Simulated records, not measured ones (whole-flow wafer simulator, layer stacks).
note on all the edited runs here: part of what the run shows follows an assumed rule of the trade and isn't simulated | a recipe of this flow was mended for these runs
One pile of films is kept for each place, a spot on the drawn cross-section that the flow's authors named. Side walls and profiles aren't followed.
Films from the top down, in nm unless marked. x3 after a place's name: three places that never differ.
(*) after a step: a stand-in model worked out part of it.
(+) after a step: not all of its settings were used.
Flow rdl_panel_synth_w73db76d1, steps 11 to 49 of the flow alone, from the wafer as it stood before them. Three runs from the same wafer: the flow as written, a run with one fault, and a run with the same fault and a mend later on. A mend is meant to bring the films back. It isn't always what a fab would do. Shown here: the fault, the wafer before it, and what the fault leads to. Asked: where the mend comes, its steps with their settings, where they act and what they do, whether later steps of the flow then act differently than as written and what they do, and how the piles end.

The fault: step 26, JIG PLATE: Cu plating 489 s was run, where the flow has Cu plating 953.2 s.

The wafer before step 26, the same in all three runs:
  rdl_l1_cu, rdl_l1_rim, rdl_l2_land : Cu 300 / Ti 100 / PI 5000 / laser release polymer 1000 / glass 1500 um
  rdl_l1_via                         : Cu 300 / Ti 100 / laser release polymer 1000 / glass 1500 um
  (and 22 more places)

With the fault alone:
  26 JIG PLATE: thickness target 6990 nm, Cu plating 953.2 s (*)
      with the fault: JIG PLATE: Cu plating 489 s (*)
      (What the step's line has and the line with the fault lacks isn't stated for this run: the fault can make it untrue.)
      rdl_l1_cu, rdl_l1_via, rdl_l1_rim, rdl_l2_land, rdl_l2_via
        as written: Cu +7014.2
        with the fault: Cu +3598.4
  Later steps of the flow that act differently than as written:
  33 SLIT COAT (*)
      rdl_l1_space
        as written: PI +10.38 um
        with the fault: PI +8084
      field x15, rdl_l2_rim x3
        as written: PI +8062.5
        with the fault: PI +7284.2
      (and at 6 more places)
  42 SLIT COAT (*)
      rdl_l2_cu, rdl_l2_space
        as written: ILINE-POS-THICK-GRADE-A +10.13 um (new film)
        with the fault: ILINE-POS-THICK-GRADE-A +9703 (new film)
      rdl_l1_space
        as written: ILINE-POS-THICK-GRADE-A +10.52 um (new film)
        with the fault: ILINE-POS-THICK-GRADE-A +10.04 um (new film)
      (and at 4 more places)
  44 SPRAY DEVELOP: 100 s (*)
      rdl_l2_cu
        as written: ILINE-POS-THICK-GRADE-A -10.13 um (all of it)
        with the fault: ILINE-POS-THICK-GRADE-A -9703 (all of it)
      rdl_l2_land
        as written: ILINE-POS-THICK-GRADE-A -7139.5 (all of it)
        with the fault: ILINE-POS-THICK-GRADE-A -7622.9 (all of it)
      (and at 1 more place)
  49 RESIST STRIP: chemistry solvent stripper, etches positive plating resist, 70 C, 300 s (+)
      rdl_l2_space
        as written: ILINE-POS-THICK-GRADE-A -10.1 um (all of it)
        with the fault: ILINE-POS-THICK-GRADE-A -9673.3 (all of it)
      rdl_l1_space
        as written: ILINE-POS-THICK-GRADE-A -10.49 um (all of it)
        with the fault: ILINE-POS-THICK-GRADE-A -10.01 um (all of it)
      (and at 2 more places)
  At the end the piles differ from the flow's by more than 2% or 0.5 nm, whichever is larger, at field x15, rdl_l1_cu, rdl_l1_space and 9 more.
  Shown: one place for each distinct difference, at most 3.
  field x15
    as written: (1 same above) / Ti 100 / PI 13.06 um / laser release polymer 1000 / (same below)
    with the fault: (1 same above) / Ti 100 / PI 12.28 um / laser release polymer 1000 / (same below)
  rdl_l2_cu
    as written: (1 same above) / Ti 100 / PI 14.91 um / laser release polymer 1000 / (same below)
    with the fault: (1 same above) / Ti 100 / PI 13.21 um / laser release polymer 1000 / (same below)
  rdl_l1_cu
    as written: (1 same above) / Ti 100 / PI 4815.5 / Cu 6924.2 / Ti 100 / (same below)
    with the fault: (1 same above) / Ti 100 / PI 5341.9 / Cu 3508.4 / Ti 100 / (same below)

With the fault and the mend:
  The mend comes after step 26.
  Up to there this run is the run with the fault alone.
  26a JIG PLATE: Cu plating 464.2 s (*) (the flow's step 26 once more, with other settings)
      rdl_l1_cu, rdl_l1_via, rdl_l1_rim, rdl_l2_land, rdl_l2_via
        Cu +3415.9
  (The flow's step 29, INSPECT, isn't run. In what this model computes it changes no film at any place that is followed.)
  No later step of the flow acts differently than as written at any place that is followed.
  At the end the piles are the same as the flow's at every place that both follow.
